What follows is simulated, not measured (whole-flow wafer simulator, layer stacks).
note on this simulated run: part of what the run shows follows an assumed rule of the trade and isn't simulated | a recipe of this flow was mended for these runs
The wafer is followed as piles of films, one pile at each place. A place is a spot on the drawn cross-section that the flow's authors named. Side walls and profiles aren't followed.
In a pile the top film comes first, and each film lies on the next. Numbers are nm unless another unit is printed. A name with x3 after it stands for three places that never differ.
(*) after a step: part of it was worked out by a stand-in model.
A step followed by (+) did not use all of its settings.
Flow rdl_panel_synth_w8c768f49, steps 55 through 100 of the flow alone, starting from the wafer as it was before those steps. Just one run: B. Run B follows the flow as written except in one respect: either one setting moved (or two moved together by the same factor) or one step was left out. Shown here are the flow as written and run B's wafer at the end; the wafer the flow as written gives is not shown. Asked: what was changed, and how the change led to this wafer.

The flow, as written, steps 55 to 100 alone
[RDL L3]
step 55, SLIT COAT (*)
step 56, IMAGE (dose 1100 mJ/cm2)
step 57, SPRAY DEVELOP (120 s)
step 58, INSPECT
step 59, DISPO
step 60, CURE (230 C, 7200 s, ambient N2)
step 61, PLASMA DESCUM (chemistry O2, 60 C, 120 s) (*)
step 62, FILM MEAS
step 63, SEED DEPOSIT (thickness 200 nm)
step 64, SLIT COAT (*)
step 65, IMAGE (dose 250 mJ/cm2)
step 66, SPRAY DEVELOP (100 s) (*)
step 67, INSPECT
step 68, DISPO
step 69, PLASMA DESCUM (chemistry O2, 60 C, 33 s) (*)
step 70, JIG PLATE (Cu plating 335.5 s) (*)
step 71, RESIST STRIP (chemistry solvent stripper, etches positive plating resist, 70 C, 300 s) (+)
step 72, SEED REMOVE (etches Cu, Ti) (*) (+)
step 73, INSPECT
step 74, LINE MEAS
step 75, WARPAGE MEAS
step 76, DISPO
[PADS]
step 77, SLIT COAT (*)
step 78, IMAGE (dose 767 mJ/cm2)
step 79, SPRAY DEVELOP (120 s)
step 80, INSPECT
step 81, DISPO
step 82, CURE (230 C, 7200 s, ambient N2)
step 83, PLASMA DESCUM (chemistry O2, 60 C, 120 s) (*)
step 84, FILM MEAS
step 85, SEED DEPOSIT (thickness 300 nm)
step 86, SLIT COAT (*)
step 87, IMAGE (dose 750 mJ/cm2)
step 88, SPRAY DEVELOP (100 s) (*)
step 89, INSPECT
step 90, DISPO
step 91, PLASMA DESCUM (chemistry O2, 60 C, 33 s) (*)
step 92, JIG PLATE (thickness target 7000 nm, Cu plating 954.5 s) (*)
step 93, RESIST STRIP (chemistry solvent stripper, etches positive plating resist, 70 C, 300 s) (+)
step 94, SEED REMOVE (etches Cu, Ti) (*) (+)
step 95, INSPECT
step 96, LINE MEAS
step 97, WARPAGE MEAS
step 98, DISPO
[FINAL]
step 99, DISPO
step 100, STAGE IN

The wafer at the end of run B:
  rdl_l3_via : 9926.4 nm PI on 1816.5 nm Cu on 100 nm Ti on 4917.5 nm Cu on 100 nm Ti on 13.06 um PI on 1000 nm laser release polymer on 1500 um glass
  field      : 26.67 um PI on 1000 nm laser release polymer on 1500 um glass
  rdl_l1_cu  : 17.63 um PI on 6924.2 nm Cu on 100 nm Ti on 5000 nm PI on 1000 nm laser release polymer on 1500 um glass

What caused this: step 70, JIG PLATE: Cu plating 255 s was run, whereas the flow has Cu plating 335.5 s.

The path from the change to this, step by step:
  step 70, JIG PLATE (Cu plating 335.5 s) (*)
      rdl_l3_cu, rdl_l3_land, rdl_l3_via, pads_land, pads_via: +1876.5 Cu (in the flow as written it would be: +2468.8 Cu)
  step 77, SLIT COAT (*)
      rdl_l3_via: +9926.4 PI (new film) (in the flow as written it would be: +10.46 um PI (new film))
      field: +5673.9 PI (in the flow as written it would be: +5893.8 PI)
      (and at 13 other places as well)
  step 86, SLIT COAT (*)
      rdl_l2_space: +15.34 um ILINE-POS-THICK-GRADE-A (new film) (in the flow as written it would be: +15.33 um ILINE-POS-THICK-GRADE-A (new film))
      rdl_l2_land: +14.61 um ILINE-POS-THICK-GRADE-A (new film) (in the flow as written it would be: +14.62 um ILINE-POS-THICK-GRADE-A (new film))
      (and at 9 other places as well)
  step 88, SPRAY DEVELOP (100 s) (*)
      pads_cu: -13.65 um ILINE-POS-THICK-GRADE-A (all of it) (in the flow as written it would be: -13.68 um ILINE-POS-THICK-GRADE-A (all of it))
      pads_land: -13.16 um ILINE-POS-THICK-GRADE-A (all of it) (in the flow as written it would be: -13.11 um ILINE-POS-THICK-GRADE-A (all of it))
      (and at 1 other place as well)
  step 93, RESIST STRIP (chemistry solvent stripper, etches positive plating resist, 70 C, 300 s) (+)
      rdl_l2_space: -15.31 um ILINE-POS-THICK-GRADE-A (all of it) (in the flow as written it would be: -15.3 um ILINE-POS-THICK-GRADE-A (all of it))
      rdl_l2_land: -14.58 um ILINE-POS-THICK-GRADE-A (all of it) (in the flow as written it would be: -14.59 um ILINE-POS-THICK-GRADE-A (all of it))
      (and at 6 other places as well)
